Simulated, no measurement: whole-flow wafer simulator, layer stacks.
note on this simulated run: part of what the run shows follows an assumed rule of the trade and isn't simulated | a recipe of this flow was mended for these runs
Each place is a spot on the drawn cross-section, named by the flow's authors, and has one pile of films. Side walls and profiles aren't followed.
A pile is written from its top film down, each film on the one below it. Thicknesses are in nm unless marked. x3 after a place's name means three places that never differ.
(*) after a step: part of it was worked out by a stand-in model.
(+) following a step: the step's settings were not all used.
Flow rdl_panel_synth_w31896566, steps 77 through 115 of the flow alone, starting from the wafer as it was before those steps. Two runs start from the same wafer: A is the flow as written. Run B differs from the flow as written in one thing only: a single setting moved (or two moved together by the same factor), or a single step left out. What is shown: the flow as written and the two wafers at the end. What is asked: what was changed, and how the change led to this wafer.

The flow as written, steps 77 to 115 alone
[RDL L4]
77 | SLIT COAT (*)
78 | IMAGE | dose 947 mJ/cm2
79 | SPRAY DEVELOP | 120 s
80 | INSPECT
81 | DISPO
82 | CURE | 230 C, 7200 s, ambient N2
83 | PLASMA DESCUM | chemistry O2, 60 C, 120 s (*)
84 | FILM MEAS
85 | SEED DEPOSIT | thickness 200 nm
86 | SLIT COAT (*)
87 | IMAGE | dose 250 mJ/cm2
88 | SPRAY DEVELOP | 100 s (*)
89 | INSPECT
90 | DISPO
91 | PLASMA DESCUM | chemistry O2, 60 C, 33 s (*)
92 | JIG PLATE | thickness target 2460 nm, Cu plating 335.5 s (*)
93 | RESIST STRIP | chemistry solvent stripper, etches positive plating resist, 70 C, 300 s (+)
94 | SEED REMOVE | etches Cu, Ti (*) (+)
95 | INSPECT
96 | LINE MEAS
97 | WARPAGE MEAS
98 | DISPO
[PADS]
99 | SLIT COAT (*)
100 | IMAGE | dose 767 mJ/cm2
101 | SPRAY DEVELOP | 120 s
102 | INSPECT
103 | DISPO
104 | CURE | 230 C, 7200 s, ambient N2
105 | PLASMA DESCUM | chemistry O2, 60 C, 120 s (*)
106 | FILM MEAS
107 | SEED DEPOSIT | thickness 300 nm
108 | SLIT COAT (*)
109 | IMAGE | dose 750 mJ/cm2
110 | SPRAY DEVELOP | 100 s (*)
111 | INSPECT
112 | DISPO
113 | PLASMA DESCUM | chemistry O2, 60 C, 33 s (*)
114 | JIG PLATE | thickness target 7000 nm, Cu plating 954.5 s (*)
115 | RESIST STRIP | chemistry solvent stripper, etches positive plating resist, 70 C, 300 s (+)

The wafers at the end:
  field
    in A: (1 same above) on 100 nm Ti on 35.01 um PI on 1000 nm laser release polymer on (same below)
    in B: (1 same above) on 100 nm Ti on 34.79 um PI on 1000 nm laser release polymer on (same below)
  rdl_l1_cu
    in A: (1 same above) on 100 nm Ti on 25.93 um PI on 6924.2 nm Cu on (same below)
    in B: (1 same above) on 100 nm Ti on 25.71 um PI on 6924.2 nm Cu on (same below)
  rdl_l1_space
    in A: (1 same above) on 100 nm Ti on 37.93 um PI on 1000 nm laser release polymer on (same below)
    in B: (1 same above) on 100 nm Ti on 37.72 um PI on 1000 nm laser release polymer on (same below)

The reason: step 92, JIG PLATE: Cu plating 257.3 s was run, whereas the flow has Cu plating 335.5 s.

Step by step, how the change led to this:
  92 | JIG PLATE | thickness target 2460 nm, Cu plating 335.5 s (*)
      rdl_l4_cu, rdl_l4_land, rdl_l4_via, pads_land, pads_via: A Cu gains 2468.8 | B Cu gains 1893.4
  99 | SLIT COAT (*)
      field: A PI gains 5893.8 | B PI gains 5680.1
      rdl_l1_cu: A PI gains 5874.7 | B PI gains 5661.3
      (as well as at 18 more places)
  108 | SLIT COAT (*)
      rdl_l4_cu: A ILINE-POS-THICK-GRADE-A gains 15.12 um (new film) | B ILINE-POS-THICK-GRADE-A gains 14.93 um (new film)
      rdl_l4_space: A ILINE-POS-THICK-GRADE-A gains 15.12 um (new film) | B ILINE-POS-THICK-GRADE-A gains 14.95 um (new film)
      (as well as at 6 more places)
  110 | SPRAY DEVELOP | 100 s (*)
      pads_cu: A ILINE-POS-THICK-GRADE-A loses 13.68 um (all of it) | B ILINE-POS-THICK-GRADE-A loses 13.65 um (all of it)
      pads_land: A ILINE-POS-THICK-GRADE-A loses 13.11 um (all of it) | B ILINE-POS-THICK-GRADE-A loses 13.16 um (all of it)
      (as well as at 1 more place)
  114 | JIG PLATE | thickness target 7000 nm, Cu plating 954.5 s (*)
      pads_via: A Au/Ni/Cu gains 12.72 um (new film) | B Au/Ni/Cu gains 12.79 um (new film)
  115 | RESIST STRIP | chemistry solvent stripper, etches positive plating resist, 70 C, 300 s (+)
      rdl_l4_cu: A ILINE-POS-THICK-GRADE-A loses 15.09 um (all of it) | B ILINE-POS-THICK-GRADE-A loses 14.9 um (all of it)
      rdl_l4_space: A ILINE-POS-THICK-GRADE-A loses 15.09 um (all of it) | B ILINE-POS-THICK-GRADE-A loses 14.92 um (all of it)
      (as well as at 3 more places)
